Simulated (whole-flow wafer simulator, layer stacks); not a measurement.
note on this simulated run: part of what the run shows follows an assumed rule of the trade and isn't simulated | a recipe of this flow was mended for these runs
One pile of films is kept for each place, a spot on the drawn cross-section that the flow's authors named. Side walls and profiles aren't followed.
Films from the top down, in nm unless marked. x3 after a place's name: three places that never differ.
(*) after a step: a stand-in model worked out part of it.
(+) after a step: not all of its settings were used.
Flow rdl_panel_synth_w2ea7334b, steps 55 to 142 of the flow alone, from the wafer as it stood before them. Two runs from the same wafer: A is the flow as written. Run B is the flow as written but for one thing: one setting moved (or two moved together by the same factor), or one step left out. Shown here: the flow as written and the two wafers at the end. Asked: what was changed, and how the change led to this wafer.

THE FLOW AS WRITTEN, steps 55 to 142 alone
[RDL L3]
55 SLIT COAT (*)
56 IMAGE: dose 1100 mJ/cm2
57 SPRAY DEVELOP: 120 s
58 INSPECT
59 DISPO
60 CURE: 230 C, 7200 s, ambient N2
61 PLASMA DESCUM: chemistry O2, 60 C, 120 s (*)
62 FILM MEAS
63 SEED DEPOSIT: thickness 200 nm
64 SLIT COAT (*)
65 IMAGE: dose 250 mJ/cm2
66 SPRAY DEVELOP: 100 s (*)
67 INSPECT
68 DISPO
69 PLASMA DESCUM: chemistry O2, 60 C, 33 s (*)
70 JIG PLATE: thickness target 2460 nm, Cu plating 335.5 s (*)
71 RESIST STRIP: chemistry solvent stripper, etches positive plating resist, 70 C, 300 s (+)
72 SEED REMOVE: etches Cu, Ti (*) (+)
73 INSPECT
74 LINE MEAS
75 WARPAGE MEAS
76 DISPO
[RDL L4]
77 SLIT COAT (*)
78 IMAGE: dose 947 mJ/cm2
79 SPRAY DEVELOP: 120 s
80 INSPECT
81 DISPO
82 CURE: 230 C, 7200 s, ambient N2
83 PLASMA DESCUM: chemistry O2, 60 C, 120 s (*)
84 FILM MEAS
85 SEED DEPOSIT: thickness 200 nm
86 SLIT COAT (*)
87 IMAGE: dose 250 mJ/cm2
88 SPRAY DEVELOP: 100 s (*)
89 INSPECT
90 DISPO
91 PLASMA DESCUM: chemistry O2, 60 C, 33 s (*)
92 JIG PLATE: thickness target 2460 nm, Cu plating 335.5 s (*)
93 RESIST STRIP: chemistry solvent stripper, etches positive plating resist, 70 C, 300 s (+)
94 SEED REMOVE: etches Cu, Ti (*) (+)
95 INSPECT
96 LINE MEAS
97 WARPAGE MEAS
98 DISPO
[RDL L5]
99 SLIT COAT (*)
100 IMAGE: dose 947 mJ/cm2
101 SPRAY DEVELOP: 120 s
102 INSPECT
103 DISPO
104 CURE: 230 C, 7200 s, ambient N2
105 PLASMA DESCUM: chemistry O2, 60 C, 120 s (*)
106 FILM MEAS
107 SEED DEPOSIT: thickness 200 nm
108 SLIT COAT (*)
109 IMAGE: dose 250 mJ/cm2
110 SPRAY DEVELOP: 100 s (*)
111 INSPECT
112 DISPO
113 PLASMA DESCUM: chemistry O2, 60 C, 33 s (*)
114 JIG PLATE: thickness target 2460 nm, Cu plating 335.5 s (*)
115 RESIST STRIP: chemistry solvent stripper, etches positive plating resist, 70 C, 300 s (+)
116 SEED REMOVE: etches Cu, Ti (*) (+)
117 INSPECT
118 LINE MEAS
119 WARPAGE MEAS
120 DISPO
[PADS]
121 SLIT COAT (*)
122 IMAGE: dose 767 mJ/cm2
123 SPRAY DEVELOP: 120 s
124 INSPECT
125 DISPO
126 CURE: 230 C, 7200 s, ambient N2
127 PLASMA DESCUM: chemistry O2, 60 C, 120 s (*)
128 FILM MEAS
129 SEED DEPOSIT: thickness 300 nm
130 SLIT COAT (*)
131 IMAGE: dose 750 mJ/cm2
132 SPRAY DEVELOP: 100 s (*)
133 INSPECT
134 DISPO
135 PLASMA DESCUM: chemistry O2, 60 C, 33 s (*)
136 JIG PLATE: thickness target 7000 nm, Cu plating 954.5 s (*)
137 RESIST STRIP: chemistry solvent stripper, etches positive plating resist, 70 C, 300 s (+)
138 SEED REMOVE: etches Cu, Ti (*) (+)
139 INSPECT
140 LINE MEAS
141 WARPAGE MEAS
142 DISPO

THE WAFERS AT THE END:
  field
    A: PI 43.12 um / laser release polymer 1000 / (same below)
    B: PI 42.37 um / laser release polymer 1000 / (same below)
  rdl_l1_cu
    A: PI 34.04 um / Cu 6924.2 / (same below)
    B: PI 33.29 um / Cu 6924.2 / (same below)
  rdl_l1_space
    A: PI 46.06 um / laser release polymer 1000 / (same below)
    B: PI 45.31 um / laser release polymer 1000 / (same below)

The cause: step 70, JIG PLATE: Cu plating 184.5 s was run, where the flow has Cu plating 335.5 s.

How the change led to this, step by step:
  70 JIG PLATE: thickness target 2460 nm, Cu plating 335.5 s (*)
      rdl_l3_cu, rdl_l3_land, rdl_l3_via, rdl_l4_land, rdl_l4_via: A Cu +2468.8 | B Cu +1357.7
  77 SLIT COAT (*)
      field, rdl_l5_cu, rdl_l5_space and 6 more: A PI +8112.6 | B PI +7367.5
      rdl_l1_cu: A PI +7979.2 | B PI +7238
      (and at 13 more places)
  86 SLIT COAT (*)
      rdl_l3_land: A ILINE-POS-THICK-GRADE-A +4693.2 (new film) | B ILINE-POS-THICK-GRADE-A +5015.2 (new film)
      rdl_l3_via: A ILINE-POS-THICK-GRADE-A +4627.8 (new film) | B ILINE-POS-THICK-GRADE-A +5070.9 (new film)
      (and at 1 more place)
  88 SPRAY DEVELOP: 100 s (*)
      rdl_l4_land: A ILINE-POS-THICK-GRADE-A -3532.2 (all of it) | B ILINE-POS-THICK-GRADE-A -3647.8 (all of it)
  93 RESIST STRIP: chemistry solvent stripper, etches positive plating resist, 70 C, 300 s (+)
      rdl_l3_land: A ILINE-POS-THICK-GRADE-A -4663.5 (all of it) | B ILINE-POS-THICK-GRADE-A -4985.5 (all of it)
      rdl_l3_via: A ILINE-POS-THICK-GRADE-A -4598.1 (all of it) | B ILINE-POS-THICK-GRADE-A -5041.2 (all of it)
  99 SLIT COAT (*)
      rdl_l3_land: A PI +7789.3 | B PI +8128.2
      rdl_l3_via: A PI +7710.9 | B PI +8188
      (and at 1 more place)
  108 SLIT COAT (*)
      rdl_l3_via: A ILINE-POS-THICK-GRADE-A +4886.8 (new film) | B ILINE-POS-THICK-GRADE-A +5009 (new film)
  115 RESIST STRIP: chemistry solvent stripper, etches positive plating resist, 70 C, 300 s (+)
      rdl_l3_via: A ILINE-POS-THICK-GRADE-A -4857.1 (all of it) | B ILINE-POS-THICK-GRADE-A -4979.3 (all of it)
  130 SLIT COAT (*)
      rdl_l2_cu, rdl_l2_space: A ILINE-POS-THICK-GRADE-A +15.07 um (new film) | B ILINE-POS-THICK-GRADE-A +15.08 um (new film)
      rdl_l3_cu, rdl_l3_space: A ILINE-POS-THICK-GRADE-A +15.01 um (new film) | B ILINE-POS-THICK-GRADE-A +15 um (new film)
      (and at 7 more places)
  137 RESIST STRIP: chemistry solvent stripper, etches positive plating resist, 70 C, 300 s (+)
      rdl_l3_cu, rdl_l3_space: A ILINE-POS-THICK-GRADE-A -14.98 um (all of it) | B ILINE-POS-THICK-GRADE-A -14.97 um (all of it)
      rdl_l2_land: A ILINE-POS-THICK-GRADE-A -14.9 um (all of it) | B ILINE-POS-THICK-GRADE-A -14.89 um (all of it)
      (and at 6 more places)
